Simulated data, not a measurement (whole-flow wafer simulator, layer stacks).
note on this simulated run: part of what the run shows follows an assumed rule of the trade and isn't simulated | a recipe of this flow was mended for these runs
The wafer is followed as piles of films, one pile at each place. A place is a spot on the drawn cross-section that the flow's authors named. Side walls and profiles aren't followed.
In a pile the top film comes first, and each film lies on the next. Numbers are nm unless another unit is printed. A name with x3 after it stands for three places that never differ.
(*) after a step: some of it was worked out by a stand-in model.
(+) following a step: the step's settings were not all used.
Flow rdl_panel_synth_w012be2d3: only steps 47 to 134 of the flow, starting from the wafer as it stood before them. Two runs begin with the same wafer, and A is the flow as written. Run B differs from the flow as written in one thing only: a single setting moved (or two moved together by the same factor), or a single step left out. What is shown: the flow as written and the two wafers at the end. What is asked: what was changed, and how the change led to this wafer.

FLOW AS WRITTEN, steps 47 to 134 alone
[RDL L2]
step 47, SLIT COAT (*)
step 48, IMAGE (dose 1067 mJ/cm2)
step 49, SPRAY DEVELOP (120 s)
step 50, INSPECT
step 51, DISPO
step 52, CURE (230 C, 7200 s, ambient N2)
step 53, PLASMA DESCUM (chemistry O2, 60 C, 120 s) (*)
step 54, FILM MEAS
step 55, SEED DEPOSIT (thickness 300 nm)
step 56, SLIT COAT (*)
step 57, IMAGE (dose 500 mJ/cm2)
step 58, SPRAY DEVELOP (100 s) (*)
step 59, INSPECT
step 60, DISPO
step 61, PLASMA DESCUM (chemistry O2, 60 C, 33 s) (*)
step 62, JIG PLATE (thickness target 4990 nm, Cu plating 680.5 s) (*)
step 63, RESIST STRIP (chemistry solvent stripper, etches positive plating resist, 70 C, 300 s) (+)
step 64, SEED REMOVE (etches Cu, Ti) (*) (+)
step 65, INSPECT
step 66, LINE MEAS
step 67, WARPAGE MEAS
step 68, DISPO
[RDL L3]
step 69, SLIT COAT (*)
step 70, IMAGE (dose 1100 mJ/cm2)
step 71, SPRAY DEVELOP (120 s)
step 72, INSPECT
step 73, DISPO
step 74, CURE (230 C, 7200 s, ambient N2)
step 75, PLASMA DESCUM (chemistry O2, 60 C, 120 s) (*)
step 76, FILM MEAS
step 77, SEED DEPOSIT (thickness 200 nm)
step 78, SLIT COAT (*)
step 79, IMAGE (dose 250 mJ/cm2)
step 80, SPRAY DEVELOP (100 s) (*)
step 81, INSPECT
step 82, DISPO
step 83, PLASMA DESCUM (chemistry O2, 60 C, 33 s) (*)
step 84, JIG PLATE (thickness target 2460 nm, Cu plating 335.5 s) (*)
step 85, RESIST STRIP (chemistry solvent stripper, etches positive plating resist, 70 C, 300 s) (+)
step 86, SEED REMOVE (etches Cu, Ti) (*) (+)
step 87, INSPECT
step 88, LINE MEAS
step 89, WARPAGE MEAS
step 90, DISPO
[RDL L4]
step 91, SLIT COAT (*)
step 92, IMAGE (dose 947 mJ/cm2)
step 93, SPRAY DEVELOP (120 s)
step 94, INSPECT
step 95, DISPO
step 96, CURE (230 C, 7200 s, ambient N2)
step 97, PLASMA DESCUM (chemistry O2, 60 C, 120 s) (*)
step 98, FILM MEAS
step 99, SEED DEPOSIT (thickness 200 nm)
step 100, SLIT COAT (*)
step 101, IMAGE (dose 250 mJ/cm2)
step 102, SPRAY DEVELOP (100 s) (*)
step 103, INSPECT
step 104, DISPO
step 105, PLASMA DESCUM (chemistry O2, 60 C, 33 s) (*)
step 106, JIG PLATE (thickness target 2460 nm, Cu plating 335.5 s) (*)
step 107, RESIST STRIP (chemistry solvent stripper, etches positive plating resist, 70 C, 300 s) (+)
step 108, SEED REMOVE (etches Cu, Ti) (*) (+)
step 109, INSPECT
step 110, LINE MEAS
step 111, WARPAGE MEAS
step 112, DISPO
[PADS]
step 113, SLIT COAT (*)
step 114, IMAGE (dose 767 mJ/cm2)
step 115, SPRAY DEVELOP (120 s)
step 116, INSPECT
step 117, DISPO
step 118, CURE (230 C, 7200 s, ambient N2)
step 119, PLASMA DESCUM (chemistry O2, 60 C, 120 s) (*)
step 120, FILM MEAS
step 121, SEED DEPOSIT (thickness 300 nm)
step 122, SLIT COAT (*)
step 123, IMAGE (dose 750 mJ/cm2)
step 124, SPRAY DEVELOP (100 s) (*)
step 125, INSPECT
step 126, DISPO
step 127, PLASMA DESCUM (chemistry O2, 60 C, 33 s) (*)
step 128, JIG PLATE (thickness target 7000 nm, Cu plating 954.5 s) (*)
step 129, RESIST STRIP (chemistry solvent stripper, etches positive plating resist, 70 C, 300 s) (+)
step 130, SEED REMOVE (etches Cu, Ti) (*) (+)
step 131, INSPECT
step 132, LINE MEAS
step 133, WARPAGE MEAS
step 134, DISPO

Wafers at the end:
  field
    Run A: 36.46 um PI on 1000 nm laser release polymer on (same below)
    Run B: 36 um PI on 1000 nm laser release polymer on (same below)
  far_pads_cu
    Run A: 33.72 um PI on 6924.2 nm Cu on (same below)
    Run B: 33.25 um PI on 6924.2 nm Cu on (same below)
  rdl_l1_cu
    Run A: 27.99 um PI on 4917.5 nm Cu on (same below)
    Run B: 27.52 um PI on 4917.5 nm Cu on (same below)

Cause: step 62, JIG PLATE: Cu plating 476.3 s was run, though the flow has Cu plating 680.5 s.

The path from the change to this, step by step:
  step 62, JIG PLATE (thickness target 4990 nm, Cu plating 680.5 s) (*)
      rdl_l2_cu, rdl_l2_land, rdl_l2_via, rdl_l2_rim, rdl_l3_land, rdl_l3_via: A Cu gains 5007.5 | B Cu gains 3504.9
  step 69, SLIT COAT (*)
      rdl_l2_space: A PI gains 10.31 um | B PI gains 9119.2
      field, rdl_l4_cu, rdl_l4_space and 6 more: A PI gains 7936.4 | B PI gains 7472.9
      (as well as at 12 more places)
  step 78, SLIT COAT (*)
      rdl_l3_cu, rdl_l3_space: A ILINE-POS-THICK-GRADE-A gains 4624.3 (new film) | B ILINE-POS-THICK-GRADE-A gains 4520 (new film)
      rdl_l2_cu: A ILINE-POS-THICK-GRADE-A gains 5163.2 (new film) | B ILINE-POS-THICK-GRADE-A gains 5059.3 (new film)
      (as well as at 5 more places)
  step 80, SPRAY DEVELOP (100 s) (*)
      rdl_l3_cu: A ILINE-POS-THICK-GRADE-A loses 4624.3 (all of it) | B ILINE-POS-THICK-GRADE-A loses 4520 (all of it)
      rdl_l3_land: A ILINE-POS-THICK-GRADE-A loses 2880.1 (all of it) | B ILINE-POS-THICK-GRADE-A loses 2977.1 (all of it)
  step 85, RESIST STRIP (chemistry solvent stripper, etches positive plating resist, 70 C, 300 s) (+)
      rdl_l2_cu: A ILINE-POS-THICK-GRADE-A loses 5133.5 (all of it) | B ILINE-POS-THICK-GRADE-A loses 5029.6 (all of it)
      rdl_l2_space: A ILINE-POS-THICK-GRADE-A loses 5505.7 (all of it) | B ILINE-POS-THICK-GRADE-A loses 5291.7 (all of it)
      (as well as at 4 more places)
  step 91, SLIT COAT (*)
      rdl_l2_space: A PI gains 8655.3 | B PI gains 8443.5
      rdl_l1_rim: A PI gains 8215.5 | B PI gains 7982.6
      (as well as at 3 more places)
  step 100, SLIT COAT (*)
      rdl_l2_via: A ILINE-POS-THICK-GRADE-A gains 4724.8 (new film) | B ILINE-POS-THICK-GRADE-A gains 4901.3 (new film)
  step 107, RESIST STRIP (chemistry solvent stripper, etches positive plating resist, 70 C, 300 s) (+)
      rdl_l2_via: A ILINE-POS-THICK-GRADE-A loses 4695.1 (all of it) | B ILINE-POS-THICK-GRADE-A loses 4871.6 (all of it)
  step 113, SLIT COAT (*)
      rdl_l2_via: A PI gains 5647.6 | B PI gains 5808.5
  step 122, SLIT COAT (*)
      rdl_l2_cu, rdl_l2_space: A ILINE-POS-THICK-GRADE-A gains 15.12 um (new film) | B ILINE-POS-THICK-GRADE-A gains 15.06 um (new film)
      rdl_l1_land: A ILINE-POS-THICK-GRADE-A gains 14.83 um (new film) | B ILINE-POS-THICK-GRADE-A gains 14.82 um (new film)
      (as well as at 7 more places)
  step 129, RESIST STRIP (chemistry solvent stripper, etches positive plating resist, 70 C, 300 s) (+)
      rdl_l2_cu, rdl_l2_space: A ILINE-POS-THICK-GRADE-A loses 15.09 um (all of it) | B ILINE-POS-THICK-GRADE-A loses 15.03 um (all of it)
      rdl_l1_space: A ILINE-POS-THICK-GRADE-A loses 15.14 um (all of it) | B ILINE-POS-THICK-GRADE-A loses 15.15 um (all of it)
      (as well as at 8 more places)
